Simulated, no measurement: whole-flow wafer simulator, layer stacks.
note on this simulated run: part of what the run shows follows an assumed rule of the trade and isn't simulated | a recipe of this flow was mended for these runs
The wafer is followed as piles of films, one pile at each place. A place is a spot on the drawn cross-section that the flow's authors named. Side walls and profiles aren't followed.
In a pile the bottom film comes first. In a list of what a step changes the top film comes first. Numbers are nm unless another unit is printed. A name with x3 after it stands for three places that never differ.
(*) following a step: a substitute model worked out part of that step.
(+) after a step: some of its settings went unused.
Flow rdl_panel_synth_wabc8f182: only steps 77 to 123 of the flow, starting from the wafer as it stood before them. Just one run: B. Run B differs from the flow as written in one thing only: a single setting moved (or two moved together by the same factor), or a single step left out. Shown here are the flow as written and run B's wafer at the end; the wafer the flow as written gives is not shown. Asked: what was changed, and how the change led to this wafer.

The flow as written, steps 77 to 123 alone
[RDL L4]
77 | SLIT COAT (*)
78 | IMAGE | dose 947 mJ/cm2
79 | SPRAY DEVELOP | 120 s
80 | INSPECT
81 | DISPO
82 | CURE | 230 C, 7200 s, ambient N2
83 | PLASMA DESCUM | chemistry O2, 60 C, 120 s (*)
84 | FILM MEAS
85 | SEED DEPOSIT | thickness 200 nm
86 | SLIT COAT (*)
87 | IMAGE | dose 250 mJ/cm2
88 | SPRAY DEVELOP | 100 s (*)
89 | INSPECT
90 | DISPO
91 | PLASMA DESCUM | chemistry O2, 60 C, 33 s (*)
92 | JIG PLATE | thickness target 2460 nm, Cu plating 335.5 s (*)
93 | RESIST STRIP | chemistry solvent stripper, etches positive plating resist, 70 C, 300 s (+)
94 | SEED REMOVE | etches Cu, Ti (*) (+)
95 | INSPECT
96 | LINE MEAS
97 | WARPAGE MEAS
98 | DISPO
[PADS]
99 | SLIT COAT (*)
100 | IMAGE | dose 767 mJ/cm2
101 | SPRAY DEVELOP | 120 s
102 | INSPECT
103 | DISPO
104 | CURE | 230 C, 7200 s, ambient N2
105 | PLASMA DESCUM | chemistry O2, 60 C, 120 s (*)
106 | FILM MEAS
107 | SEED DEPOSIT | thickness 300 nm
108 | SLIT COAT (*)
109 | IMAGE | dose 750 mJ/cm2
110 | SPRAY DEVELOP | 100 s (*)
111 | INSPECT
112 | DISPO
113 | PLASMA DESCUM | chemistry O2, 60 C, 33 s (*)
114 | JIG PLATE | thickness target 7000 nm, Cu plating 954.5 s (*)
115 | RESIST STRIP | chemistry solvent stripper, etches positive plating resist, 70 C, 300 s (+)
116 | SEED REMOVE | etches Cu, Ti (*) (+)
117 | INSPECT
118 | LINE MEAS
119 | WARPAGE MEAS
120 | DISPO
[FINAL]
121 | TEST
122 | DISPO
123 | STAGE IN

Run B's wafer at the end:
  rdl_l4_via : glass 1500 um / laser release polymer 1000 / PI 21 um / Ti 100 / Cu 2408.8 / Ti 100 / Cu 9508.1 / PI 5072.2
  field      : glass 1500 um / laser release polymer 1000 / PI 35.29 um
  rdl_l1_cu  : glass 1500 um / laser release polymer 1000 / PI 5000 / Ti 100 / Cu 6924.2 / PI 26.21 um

Cause: step 92, JIG PLATE: Cu plating 436.2 s was run, whereas the flow has Cu plating 335.5 s.

Step by step, how the change led to this:
  92 | JIG PLATE | thickness target 2460 nm, Cu plating 335.5 s (*)
      rdl_l4_cu, rdl_l4_land, pads_land, pads_via: +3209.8 Cu (in the flow as written it would be: +2468.8 Cu)
      rdl_l4_via: +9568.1 Cu (in the flow as written it would be: +2468.8 Cu)
  99 | SLIT COAT (*)
      rdl_l4_via: +5072.2 PI (new film) (in the flow as written it would be: +10.89 um PI (new film))
      field: +6176.8 PI (in the flow as written it would be: +5893.8 PI)
      (and at 18 other places as well)
  108 | SLIT COAT (*)
      rdl_l2_space: +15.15 um ILINE-POS-THICK-GRADE-A (new film) (in the flow as written it would be: +15.16 um ILINE-POS-THICK-GRADE-A (new film))
      rdl_l2_land: +14.85 um ILINE-POS-THICK-GRADE-A (new film) (in the flow as written it would be: +14.84 um ILINE-POS-THICK-GRADE-A (new film))
      (and at 10 other places as well)
  110 | SPRAY DEVELOP | 100 s (*)
      pads_cu: -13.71 um ILINE-POS-THICK-GRADE-A (all of it) (in the flow as written it would be: -13.68 um ILINE-POS-THICK-GRADE-A (all of it))
      pads_land: -13.05 um ILINE-POS-THICK-GRADE-A (all of it) (in the flow as written it would be: -13.11 um ILINE-POS-THICK-GRADE-A (all of it))
      (and at 1 other place as well)
  115 | RESIST STRIP | chemistry solvent stripper, etches positive plating resist, 70 C, 300 s (+)
      rdl_l2_land: -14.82 um ILINE-POS-THICK-GRADE-A (all of it) (in the flow as written it would be: -14.81 um ILINE-POS-THICK-GRADE-A (all of it))
      rdl_l2_via: -14.74 um ILINE-POS-THICK-GRADE-A (all of it) (in the flow as written it would be: -14.73 um ILINE-POS-THICK-GRADE-A (all of it))
      (and at 6 other places as well)
